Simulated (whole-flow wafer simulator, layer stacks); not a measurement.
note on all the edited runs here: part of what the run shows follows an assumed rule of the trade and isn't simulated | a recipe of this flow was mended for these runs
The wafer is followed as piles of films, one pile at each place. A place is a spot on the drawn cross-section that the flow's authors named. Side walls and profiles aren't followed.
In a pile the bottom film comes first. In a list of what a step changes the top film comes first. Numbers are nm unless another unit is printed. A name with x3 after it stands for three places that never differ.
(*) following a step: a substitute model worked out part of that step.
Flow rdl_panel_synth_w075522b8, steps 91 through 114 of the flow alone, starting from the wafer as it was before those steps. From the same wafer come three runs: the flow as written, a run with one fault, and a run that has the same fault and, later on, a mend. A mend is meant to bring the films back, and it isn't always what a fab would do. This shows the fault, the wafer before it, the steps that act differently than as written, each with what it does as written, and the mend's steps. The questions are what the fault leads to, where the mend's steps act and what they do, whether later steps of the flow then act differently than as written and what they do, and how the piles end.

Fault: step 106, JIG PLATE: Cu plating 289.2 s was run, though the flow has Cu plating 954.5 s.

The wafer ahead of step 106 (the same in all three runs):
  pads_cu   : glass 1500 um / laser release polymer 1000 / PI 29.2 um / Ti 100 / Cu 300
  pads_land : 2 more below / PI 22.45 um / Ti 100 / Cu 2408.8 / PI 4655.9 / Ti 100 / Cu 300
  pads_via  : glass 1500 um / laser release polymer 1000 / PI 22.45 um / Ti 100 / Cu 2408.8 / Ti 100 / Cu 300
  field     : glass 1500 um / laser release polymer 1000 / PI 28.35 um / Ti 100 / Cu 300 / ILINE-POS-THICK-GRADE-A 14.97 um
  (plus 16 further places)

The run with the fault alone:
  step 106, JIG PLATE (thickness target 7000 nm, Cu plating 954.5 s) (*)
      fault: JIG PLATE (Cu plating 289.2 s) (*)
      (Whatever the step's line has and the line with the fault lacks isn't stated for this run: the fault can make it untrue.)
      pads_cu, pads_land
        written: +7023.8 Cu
        fault: +2128.1 Cu
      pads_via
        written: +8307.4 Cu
        fault: +2128.1 Cu
  Later steps of the flow that are run all act as written at every place that is followed.
  At pads_cu, pads_land, pads_via, the piles at the end differ from the flow's by more than 2% or 0.5 nm, whichever is larger.
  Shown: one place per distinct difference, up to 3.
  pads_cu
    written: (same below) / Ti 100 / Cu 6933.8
    fault: (same below) / Ti 100 / Cu 2038.1
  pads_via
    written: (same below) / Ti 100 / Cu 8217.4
    fault: (same below) / Ti 100 / Cu 2038.1

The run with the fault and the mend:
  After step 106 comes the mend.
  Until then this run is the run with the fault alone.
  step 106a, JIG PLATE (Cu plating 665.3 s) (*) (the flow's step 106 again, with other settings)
      pads_cu, pads_land
        +4895.7 Cu
      pads_via
        +6179.3 Cu
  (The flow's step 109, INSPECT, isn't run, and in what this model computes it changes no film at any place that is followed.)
  Later steps of the flow that are run all act as written at every place that is followed.
  At every place that both follow, the piles at the end match the flow's.
